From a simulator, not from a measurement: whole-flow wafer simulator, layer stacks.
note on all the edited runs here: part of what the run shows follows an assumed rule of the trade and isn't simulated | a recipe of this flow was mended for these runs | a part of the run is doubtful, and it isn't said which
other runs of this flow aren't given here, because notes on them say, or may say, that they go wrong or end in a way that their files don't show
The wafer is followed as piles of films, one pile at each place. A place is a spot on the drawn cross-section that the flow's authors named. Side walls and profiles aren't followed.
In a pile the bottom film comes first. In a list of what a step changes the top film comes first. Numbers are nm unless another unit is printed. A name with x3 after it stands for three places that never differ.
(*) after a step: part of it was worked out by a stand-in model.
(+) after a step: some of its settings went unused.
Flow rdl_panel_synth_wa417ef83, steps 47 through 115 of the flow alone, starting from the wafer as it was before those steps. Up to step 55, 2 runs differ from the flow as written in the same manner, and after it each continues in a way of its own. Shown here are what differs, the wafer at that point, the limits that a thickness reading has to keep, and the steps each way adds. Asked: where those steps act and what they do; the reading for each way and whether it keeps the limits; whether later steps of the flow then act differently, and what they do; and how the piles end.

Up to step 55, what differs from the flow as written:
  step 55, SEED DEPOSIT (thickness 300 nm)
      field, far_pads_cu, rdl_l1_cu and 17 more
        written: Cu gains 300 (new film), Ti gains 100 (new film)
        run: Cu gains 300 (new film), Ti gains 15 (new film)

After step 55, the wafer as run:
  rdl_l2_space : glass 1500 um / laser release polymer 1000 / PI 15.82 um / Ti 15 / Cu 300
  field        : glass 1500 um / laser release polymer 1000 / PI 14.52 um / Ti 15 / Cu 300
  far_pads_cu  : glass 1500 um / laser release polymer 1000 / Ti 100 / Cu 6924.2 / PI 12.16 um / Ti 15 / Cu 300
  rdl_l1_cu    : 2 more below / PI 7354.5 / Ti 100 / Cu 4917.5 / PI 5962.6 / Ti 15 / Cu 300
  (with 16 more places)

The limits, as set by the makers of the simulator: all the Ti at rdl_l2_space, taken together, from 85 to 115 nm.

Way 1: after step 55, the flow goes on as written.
  The reading taken after step 55 is 15 nm, which is outside the limits.
  Steps further on in the flow that do not act as written (3 other steps are not shown; they differ only slightly, by no more than 2% or 0.5 nm, whichever is larger):
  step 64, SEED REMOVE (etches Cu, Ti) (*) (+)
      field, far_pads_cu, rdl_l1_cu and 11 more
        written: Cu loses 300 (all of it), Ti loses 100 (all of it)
        way: Cu loses 300 (all of it), Ti loses 15 (all of it)
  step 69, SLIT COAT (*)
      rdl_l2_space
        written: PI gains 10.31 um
        way: PI gains 10.25 um
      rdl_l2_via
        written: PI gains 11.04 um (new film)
        way: PI gains 11.03 um (new film)
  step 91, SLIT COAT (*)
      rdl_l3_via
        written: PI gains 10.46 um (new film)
        way: PI gains 10.47 um (new film)
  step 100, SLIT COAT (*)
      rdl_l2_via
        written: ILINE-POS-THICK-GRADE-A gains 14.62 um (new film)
        way: ILINE-POS-THICK-GRADE-A gains 14.63 um (new film)
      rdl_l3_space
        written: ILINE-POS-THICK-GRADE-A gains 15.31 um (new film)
        way: ILINE-POS-THICK-GRADE-A gains 15.3 um (new film)
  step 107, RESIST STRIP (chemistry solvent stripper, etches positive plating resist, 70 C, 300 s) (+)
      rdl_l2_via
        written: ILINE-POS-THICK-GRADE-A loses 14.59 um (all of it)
        way: ILINE-POS-THICK-GRADE-A loses 14.6 um (all of it)
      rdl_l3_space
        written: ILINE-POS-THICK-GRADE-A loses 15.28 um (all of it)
        way: ILINE-POS-THICK-GRADE-A loses 15.27 um (all of it)
  The piles end different from the flow's at rdl_l2_cu, rdl_l2_land, rdl_l2_via, rdl_l2_rim, rdl_l3_land, rdl_l3_via by more than 2% or 0.5 nm, whichever is larger.
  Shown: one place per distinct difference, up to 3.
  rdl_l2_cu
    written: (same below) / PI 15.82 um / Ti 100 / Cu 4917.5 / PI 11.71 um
    way: (same below) / PI 15.82 um / Ti 15 / Cu 4917.5 / PI 11.73 um
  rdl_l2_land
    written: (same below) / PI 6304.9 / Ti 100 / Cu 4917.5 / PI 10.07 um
    way: (same below) / PI 6304.9 / Ti 15 / Cu 4917.5 / PI 10.08 um
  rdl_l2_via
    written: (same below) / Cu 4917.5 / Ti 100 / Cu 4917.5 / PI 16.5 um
    way: (same below) / Cu 4917.5 / Ti 15 / Cu 4917.5 / PI 16.51 um

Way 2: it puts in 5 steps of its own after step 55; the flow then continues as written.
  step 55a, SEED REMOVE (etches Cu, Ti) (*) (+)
      field, far_pads_cu, rdl_l1_cu and 17 more
        Cu loses 300 (all of it), Ti loses 15 (all of it)
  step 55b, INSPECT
      leaves every film unchanged at each place that is followed
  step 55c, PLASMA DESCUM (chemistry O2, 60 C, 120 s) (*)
      leaves every film unchanged at each place that is followed
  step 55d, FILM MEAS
      leaves every film unchanged at each place that is followed
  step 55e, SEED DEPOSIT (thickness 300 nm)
      field, far_pads_cu, rdl_l1_cu and 17 more
        Cu gains 300 (new film), Ti gains 100 (new film)
  The reading taken after step 55e is 100 nm, which is within the limits.
  Every later step of the flow that is run acts as written at every place that is followed.
  At every place that both follow, the piles at the end match the flow's.

Keeping within the limits: way 2. Outside them: way 1.
